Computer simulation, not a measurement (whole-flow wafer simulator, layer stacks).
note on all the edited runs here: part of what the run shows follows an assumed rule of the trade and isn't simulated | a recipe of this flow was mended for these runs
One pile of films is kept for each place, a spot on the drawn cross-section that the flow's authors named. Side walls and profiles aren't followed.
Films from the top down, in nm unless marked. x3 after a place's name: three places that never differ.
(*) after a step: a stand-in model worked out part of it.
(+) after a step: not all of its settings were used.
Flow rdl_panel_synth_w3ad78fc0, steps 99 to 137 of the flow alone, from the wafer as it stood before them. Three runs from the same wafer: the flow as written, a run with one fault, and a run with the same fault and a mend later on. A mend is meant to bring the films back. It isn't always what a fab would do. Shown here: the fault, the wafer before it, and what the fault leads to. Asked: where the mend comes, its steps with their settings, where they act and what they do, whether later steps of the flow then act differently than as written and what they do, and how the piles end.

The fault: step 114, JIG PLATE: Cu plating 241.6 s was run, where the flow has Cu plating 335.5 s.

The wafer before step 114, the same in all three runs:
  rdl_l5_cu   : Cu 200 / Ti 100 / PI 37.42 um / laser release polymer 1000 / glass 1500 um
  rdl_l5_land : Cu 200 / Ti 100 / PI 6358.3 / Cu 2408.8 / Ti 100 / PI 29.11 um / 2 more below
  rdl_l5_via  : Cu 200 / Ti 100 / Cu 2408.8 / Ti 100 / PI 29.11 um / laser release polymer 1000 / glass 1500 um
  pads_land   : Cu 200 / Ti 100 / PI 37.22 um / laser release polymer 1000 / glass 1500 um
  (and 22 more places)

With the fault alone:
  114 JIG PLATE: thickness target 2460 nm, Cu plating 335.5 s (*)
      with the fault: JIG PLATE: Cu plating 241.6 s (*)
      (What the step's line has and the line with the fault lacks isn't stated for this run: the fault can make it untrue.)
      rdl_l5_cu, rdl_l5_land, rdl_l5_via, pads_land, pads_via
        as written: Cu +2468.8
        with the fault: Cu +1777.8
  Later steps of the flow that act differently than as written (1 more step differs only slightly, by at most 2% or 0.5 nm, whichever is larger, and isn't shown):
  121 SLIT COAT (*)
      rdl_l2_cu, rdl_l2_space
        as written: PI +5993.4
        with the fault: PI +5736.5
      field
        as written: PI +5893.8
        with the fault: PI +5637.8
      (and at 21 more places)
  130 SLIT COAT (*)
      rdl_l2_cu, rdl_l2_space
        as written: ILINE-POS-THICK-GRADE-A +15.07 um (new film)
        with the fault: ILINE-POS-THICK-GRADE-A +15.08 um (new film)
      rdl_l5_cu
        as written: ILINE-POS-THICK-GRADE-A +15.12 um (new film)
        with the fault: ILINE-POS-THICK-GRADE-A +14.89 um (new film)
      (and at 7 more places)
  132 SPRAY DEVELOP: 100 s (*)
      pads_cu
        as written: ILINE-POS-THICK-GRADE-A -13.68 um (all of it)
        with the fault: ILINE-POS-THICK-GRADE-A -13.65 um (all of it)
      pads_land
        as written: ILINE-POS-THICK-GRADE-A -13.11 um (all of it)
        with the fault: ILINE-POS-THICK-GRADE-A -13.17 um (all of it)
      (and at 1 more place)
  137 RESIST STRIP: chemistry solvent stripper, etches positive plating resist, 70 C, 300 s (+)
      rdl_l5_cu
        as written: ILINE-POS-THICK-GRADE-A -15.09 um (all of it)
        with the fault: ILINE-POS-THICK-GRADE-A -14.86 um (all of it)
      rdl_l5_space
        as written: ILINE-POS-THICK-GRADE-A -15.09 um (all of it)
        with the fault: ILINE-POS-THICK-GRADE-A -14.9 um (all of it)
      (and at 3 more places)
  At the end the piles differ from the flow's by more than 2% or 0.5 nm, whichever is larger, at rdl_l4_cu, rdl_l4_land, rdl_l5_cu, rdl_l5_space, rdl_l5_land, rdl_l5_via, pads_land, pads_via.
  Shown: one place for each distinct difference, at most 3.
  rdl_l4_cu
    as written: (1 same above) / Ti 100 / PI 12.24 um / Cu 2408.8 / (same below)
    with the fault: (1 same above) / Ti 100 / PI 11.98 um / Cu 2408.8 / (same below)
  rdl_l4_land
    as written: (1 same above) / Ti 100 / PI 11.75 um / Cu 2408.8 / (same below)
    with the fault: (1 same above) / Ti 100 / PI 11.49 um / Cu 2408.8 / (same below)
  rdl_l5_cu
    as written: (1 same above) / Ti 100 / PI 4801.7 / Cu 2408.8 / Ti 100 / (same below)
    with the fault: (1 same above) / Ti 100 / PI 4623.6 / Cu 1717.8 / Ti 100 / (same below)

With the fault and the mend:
  The mend comes after step 114.
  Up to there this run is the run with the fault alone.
  114a JIG PLATE: Cu plating 93.94 s (*) (the flow's step 114 once more, with other settings)
      rdl_l5_cu, rdl_l5_land, rdl_l5_via, pads_land, pads_via
        Cu +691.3
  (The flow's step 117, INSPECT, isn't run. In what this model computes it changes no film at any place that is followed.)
  Later steps of the flow that act differently than as written:
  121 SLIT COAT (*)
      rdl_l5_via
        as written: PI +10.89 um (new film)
        with the mend: PI +10.9 um (new film)
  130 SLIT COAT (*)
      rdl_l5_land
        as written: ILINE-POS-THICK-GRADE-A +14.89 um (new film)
        with the mend: ILINE-POS-THICK-GRADE-A +14.88 um (new film)
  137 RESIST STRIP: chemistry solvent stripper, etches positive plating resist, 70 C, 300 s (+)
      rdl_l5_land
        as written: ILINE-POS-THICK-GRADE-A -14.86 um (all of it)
        with the mend: ILINE-POS-THICK-GRADE-A -14.85 um (all of it)
  At the end the piles differ from the flow's only slightly at the places that both follow, by at most 2% or 0.5 nm, whichever is larger.
